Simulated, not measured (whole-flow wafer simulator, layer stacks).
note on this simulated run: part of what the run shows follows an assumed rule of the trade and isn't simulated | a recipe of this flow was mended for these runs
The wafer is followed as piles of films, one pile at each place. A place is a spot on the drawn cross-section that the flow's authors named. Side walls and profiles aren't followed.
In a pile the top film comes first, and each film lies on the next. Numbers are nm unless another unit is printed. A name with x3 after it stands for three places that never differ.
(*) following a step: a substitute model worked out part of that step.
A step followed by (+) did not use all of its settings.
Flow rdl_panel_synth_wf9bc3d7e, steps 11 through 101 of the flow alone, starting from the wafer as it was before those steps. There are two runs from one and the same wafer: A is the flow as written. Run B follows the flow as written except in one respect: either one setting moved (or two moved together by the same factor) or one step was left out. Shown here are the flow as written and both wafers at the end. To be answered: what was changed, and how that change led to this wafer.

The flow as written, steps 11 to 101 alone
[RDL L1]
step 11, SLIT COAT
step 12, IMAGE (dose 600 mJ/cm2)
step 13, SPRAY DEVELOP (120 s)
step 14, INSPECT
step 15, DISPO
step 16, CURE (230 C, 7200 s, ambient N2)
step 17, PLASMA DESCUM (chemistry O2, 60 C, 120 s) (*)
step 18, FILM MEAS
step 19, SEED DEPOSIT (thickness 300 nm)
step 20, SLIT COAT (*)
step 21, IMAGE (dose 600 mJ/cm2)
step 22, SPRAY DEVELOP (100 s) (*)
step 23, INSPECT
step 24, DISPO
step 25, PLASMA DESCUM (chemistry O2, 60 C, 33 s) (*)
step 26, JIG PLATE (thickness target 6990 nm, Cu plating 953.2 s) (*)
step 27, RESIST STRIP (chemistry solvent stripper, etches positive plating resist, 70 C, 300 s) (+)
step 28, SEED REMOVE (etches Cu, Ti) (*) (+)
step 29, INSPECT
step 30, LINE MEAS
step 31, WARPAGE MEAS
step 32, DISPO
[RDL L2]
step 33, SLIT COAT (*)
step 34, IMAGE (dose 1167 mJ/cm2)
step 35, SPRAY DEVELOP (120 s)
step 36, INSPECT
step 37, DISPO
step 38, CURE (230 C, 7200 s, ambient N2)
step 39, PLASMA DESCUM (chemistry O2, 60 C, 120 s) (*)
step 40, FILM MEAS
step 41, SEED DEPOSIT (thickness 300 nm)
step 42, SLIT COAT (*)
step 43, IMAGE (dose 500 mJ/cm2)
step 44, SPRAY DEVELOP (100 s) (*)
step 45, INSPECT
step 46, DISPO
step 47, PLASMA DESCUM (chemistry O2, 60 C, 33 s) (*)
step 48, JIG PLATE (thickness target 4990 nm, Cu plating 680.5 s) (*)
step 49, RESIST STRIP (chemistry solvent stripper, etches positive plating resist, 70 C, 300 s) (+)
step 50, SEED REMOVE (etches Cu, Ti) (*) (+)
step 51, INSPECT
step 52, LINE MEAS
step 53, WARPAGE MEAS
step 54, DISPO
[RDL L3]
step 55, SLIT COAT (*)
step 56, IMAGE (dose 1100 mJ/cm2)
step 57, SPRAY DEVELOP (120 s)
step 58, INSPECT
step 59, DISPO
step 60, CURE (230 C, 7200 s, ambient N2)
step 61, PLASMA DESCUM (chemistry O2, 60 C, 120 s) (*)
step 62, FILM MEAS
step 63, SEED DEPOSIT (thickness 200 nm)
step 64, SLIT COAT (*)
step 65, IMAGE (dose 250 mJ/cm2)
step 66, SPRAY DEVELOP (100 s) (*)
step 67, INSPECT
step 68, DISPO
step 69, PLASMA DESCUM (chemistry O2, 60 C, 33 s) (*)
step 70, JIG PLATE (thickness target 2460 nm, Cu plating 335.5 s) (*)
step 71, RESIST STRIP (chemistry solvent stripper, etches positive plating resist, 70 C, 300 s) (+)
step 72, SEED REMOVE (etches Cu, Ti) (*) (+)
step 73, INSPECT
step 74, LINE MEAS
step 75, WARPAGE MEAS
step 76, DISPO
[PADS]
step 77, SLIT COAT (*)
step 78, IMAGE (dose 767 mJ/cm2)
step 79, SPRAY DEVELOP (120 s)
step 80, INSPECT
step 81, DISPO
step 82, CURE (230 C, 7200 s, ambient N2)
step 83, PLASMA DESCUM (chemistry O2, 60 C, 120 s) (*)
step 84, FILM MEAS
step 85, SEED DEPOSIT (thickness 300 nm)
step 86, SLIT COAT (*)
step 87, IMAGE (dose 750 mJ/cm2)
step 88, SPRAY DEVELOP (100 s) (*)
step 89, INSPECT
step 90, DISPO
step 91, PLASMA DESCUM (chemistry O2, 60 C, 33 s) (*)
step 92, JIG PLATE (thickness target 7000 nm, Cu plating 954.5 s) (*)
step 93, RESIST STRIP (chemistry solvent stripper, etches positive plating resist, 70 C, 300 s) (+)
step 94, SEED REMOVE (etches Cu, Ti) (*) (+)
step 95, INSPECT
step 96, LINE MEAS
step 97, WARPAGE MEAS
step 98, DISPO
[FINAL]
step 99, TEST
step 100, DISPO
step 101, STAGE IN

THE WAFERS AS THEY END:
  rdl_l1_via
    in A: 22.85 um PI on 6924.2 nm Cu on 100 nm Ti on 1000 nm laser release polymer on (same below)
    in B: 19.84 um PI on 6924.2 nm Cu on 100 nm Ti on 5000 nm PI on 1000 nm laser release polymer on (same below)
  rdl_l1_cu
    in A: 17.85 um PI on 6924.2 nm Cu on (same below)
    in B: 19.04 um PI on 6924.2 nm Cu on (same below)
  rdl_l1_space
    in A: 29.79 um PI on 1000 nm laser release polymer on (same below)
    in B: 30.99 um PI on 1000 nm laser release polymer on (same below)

The reason: step 13, SPRAY DEVELOP: 120 s, was skipped.

Step by step, how the change led to this:
  step 20, SLIT COAT (*)
      rdl_l1_cu: A ILINE-POS-THICK-GRADE-A gains 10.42 um (new film) | B ILINE-POS-THICK-GRADE-A gains 12 um (new film)
      rdl_l1_space: A ILINE-POS-THICK-GRADE-A gains 10.94 um (new film) | B ILINE-POS-THICK-GRADE-A gains 12 um (new film)
      (and at 1 other place as well)
  step 22, SPRAY DEVELOP (100 s) (*)
      rdl_l1_cu: A ILINE-POS-THICK-GRADE-A loses 10.42 um (all of it) | B ILINE-POS-THICK-GRADE-A loses 12 um (all of it)
      rdl_l1_via: A ILINE-POS-THICK-GRADE-A loses 13.83 um (all of it) | B ILINE-POS-THICK-GRADE-A loses 12 um (all of it)
  step 27, RESIST STRIP (chemistry solvent stripper, etches positive plating resist, 70 C, 300 s) (+)
      rdl_l1_space: A ILINE-POS-THICK-GRADE-A loses 10.91 um (all of it) | B ILINE-POS-THICK-GRADE-A loses 11.97 um (all of it)
  step 33, SLIT COAT (*)
      rdl_l1_cu: A PI gains 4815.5 (new film) | B PI gains 5406.8 (new film)
      rdl_l1_space: A PI gains 10.38 um | B PI gains 10.99 um
      (and at 1 other place as well)
  step 42, SLIT COAT (*)
      rdl_l1_via: A ILINE-POS-THICK-GRADE-A gains 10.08 um (new film) | B ILINE-POS-THICK-GRADE-A gains 9151.1 (new film)
      rdl_l1_cu: A ILINE-POS-THICK-GRADE-A gains 9269.6 (new film) | B ILINE-POS-THICK-GRADE-A gains 9750.6 (new film)
      (and at 1 other place as well)
  step 49, RESIST STRIP (chemistry solvent stripper, etches positive plating resist, 70 C, 300 s) (+)
      rdl_l1_via: A ILINE-POS-THICK-GRADE-A loses 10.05 um (all of it) | B ILINE-POS-THICK-GRADE-A loses 9121.4 (all of it)
      rdl_l1_cu: A ILINE-POS-THICK-GRADE-A loses 9239.9 (all of it) | B ILINE-POS-THICK-GRADE-A loses 9720.9 (all of it)
      (and at 1 other place as well)
  step 55, SLIT COAT (*)
      rdl_l1_cu: A PI gains 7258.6 | B PI gains 7654.9
      rdl_l1_space: A PI gains 8409.5 | B PI gains 8803.7
      (and at 1 other place as well)
  step 64, SLIT COAT (*)
      rdl_l1_cu: A ILINE-POS-THICK-GRADE-A gains 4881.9 (new film) | B ILINE-POS-THICK-GRADE-A gains 5125.2 (new film)
      rdl_l1_space: A ILINE-POS-THICK-GRADE-A gains 5109.9 (new film) | B ILINE-POS-THICK-GRADE-A gains 5345.3 (new film)
      (and at 1 other place as well)
  step 71, RESIST STRIP (chemistry solvent stripper, etches positive plating resist, 70 C, 300 s) (+)
      rdl_l1_cu: A ILINE-POS-THICK-GRADE-A loses 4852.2 (all of it) | B ILINE-POS-THICK-GRADE-A loses 5095.5 (all of it)
      rdl_l1_space: A ILINE-POS-THICK-GRADE-A loses 5080.2 (all of it) | B ILINE-POS-THICK-GRADE-A loses 5315.6 (all of it)
      (and at 1 other place as well)
  step 77, SLIT COAT (*)
      rdl_l1_cu: A PI gains 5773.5 | B PI gains 5974.4
      rdl_l1_space: A PI gains 5996.6 | B PI gains 6191.3
      (and at 1 other place as well)
  step 86, SLIT COAT (*)
      rdl_l1_cu: A ILINE-POS-THICK-GRADE-A gains 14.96 um (new film) | B ILINE-POS-THICK-GRADE-A gains 15.13 um (new film)
      rdl_l1_space: A ILINE-POS-THICK-GRADE-A gains 15.05 um (new film) | B ILINE-POS-THICK-GRADE-A gains 15.2 um (new film)
      (and at 1 other place as well)
  step 93, RESIST STRIP (chemistry solvent stripper, etches positive plating resist, 70 C, 300 s) (+)
      rdl_l1_cu: A ILINE-POS-THICK-GRADE-A loses 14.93 um (all of it) | B ILINE-POS-THICK-GRADE-A loses 15.1 um (all of it)
      rdl_l1_space: A ILINE-POS-THICK-GRADE-A loses 15.02 um (all of it) | B ILINE-POS-THICK-GRADE-A loses 15.17 um (all of it)
      (and at 1 other place as well)
